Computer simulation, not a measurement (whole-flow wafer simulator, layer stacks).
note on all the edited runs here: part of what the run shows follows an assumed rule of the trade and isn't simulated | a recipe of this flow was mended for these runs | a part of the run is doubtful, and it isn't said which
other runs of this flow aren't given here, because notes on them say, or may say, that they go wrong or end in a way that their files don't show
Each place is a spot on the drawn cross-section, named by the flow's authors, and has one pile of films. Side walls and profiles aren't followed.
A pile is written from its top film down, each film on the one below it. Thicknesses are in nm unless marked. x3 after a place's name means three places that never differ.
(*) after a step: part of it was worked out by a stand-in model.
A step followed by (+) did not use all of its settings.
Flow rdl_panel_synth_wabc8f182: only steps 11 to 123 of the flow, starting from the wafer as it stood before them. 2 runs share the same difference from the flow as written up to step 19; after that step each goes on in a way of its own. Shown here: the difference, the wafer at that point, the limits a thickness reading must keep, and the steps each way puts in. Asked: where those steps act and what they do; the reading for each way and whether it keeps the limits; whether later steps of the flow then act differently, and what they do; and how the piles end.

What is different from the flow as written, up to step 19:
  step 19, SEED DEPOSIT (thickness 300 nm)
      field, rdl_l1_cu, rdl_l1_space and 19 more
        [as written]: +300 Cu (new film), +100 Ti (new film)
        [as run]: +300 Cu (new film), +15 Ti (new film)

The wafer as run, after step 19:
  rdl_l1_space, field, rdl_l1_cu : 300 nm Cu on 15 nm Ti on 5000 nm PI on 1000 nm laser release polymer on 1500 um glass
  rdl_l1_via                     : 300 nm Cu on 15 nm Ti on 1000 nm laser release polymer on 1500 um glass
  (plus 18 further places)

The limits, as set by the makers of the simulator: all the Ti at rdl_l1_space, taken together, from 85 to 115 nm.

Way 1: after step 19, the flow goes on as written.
  The reading taken after step 19 is 15 nm, which is outside the limits.
  Steps further on in the flow that do not act as written (6 more steps, not shown, differ only slightly: by at most 2% or 0.5 nm, whichever is larger):
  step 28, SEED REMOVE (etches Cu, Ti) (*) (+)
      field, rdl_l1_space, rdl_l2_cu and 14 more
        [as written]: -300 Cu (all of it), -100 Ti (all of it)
        [this way]: -300 Cu (all of it), -15 Ti (all of it)
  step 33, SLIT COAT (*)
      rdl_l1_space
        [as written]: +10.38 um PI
        [this way]: +10.32 um PI
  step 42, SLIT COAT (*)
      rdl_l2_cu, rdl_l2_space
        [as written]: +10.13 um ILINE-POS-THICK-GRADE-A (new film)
        [this way]: +10.12 um ILINE-POS-THICK-GRADE-A (new film)
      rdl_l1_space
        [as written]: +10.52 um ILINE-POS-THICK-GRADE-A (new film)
        [this way]: +10.51 um ILINE-POS-THICK-GRADE-A (new film)
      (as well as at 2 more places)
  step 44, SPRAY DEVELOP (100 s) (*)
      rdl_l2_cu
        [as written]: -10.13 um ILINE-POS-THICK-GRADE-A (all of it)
        [this way]: -10.12 um ILINE-POS-THICK-GRADE-A (all of it)
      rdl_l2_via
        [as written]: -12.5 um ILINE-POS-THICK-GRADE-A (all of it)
        [this way]: -12.52 um ILINE-POS-THICK-GRADE-A (all of it)
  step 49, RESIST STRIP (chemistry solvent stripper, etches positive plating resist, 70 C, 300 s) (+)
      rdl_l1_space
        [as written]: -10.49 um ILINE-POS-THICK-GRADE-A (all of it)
        [this way]: -10.48 um ILINE-POS-THICK-GRADE-A (all of it)
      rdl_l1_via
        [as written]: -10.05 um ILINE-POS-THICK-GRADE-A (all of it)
        [this way]: -10.06 um ILINE-POS-THICK-GRADE-A (all of it)
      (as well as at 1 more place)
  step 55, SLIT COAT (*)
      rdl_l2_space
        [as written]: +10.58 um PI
        [this way]: +10.57 um PI
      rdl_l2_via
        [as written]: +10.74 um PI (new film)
        [this way]: +10.75 um PI (new film)
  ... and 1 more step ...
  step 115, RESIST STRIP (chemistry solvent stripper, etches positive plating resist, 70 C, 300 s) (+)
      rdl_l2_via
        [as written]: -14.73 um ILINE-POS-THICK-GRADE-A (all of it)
        [this way]: -14.74 um ILINE-POS-THICK-GRADE-A (all of it)
  At rdl_l1_cu, rdl_l1_via, rdl_l1_rim, rdl_l2_land, rdl_l2_via, the piles at the end differ from the flow's by more than 2% or 0.5 nm, whichever is larger.
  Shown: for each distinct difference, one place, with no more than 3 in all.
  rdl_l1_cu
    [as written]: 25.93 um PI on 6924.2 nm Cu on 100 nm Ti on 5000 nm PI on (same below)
    [this way]: 25.94 um PI on 6924.2 nm Cu on 15 nm Ti on 5000 nm PI on (same below)
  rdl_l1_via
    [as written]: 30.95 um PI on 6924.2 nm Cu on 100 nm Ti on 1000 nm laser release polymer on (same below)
    [this way]: 30.96 um PI on 6924.2 nm Cu on 15 nm Ti on 1000 nm laser release polymer on (same below)
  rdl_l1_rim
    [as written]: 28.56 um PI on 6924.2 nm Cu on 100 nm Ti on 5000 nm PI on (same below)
    [this way]: 28.59 um PI on 6924.2 nm Cu on 15 nm Ti on 5000 nm PI on (same below)

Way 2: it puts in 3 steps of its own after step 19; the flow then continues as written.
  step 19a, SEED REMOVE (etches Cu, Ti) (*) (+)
      field, rdl_l1_cu, rdl_l1_space and 19 more
        -300 Cu (all of it), -15 Ti (all of it)
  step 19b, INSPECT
      leaves every film unchanged at each place that is followed
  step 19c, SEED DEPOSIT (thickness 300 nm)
      field, rdl_l1_cu, rdl_l1_space and 19 more
        +300 Cu (new film), +100 Ti (new film)
  The reading taken after step 19c is 100 nm, which is within the limits.
  Every later step of the flow that is run acts as written at every place that is followed.
  By the end, the piles equal the flow's at every place that both follow.

Inside the limits: way 2. Outside the limits: way 1.
